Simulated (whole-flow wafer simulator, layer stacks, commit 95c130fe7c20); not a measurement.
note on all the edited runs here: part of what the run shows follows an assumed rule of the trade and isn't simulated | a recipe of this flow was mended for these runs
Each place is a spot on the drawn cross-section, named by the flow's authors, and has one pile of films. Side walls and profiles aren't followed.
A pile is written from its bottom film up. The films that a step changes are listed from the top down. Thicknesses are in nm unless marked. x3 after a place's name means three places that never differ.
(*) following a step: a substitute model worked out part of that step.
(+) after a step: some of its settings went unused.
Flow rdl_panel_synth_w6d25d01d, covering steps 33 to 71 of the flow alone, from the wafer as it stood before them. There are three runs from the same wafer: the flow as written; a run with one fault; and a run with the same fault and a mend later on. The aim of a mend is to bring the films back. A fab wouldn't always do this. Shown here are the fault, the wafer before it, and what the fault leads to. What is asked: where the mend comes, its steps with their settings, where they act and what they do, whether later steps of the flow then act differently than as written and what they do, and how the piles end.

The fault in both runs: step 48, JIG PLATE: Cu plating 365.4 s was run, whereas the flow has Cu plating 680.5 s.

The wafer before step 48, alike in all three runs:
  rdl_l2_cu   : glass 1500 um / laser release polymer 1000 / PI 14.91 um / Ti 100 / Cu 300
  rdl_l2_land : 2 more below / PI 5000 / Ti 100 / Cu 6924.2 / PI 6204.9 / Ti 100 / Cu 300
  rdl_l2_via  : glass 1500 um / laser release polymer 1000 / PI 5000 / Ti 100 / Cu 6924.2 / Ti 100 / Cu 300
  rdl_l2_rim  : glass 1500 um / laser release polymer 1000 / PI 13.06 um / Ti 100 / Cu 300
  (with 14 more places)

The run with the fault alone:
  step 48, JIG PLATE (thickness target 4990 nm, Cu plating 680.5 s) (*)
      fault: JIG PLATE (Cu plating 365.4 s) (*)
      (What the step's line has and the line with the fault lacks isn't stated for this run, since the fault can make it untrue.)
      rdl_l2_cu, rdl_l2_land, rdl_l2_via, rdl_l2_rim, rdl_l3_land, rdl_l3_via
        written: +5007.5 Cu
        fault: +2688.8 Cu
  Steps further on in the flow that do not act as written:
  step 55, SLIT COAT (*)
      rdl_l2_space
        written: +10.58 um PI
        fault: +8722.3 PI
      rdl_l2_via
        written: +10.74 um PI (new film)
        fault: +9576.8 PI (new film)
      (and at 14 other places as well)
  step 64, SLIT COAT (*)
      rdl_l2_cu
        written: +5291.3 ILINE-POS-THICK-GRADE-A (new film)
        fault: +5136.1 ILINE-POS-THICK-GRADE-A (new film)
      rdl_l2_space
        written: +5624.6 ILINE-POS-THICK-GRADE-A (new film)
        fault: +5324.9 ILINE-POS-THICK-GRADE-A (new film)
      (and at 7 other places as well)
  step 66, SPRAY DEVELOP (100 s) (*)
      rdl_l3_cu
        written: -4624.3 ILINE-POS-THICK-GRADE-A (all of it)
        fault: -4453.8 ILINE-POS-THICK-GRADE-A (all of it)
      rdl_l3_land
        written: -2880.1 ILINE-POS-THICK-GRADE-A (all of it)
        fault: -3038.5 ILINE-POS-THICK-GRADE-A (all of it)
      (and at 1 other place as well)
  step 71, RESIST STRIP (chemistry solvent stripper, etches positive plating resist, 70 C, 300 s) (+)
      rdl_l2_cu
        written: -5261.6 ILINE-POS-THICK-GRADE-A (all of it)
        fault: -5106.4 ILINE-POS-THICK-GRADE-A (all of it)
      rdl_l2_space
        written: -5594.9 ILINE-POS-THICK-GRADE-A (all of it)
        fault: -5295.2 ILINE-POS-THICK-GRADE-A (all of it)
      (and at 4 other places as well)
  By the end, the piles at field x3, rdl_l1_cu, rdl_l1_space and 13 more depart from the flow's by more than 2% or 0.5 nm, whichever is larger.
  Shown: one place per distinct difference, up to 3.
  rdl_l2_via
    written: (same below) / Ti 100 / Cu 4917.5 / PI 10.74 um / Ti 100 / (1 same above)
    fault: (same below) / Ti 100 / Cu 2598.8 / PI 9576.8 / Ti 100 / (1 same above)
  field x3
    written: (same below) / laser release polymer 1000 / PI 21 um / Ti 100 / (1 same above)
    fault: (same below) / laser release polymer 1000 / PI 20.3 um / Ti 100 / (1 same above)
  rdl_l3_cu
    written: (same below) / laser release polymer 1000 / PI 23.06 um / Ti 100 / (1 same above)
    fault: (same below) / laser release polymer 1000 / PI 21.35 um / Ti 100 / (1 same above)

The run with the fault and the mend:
  The mend follows step 48.
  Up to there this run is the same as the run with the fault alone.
  step 48a, JIG PLATE (Cu plating 315.1 s) (*) (a further turn of the flow's step 48, with different settings)
      rdl_l2_cu, rdl_l2_land, rdl_l2_via, rdl_l2_rim, rdl_l3_land, rdl_l3_via
        +2318.7 Cu
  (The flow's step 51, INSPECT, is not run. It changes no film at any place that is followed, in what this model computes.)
  Every later step of the flow that is run acts as written at every place that is followed.
  The piles end the same as the flow's at every place that both follow.
